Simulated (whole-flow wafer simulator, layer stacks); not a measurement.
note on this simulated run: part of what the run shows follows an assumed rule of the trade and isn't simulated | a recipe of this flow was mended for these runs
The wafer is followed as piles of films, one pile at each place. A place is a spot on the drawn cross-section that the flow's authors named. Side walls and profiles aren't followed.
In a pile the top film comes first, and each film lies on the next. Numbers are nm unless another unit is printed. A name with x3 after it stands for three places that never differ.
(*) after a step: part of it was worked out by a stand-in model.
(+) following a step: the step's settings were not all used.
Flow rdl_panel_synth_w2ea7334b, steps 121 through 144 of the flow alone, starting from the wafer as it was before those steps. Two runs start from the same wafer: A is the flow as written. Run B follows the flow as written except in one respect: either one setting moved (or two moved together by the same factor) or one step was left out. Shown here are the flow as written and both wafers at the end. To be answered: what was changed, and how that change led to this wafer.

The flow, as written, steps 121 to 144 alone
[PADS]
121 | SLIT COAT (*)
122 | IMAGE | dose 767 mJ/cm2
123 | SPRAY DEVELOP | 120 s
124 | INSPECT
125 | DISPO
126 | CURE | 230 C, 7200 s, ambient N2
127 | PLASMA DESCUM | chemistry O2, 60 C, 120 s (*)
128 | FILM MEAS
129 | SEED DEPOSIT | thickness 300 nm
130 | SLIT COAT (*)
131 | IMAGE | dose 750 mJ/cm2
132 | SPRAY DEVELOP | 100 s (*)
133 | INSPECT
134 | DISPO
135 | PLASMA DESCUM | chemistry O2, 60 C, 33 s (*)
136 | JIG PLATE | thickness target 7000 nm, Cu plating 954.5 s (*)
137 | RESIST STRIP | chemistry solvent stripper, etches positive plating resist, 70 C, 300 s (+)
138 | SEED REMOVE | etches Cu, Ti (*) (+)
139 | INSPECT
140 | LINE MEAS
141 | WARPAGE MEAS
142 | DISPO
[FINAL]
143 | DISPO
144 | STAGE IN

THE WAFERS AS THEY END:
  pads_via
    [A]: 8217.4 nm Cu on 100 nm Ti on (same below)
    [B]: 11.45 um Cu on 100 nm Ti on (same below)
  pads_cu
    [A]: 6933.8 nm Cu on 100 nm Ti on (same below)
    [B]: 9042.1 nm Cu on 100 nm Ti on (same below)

The reason: step 136, JIG PLATE: Cu plating 1241 s was run, whereas the flow has Cu plating 954.5 s.

How this came from the change, step by step:
  136 | JIG PLATE | thickness target 7000 nm, Cu plating 954.5 s (*)
      pads_via: A +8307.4 Cu | B +11.54 um Cu
      pads_cu, pads_land: A +7023.8 Cu | B +9132.1 Cu
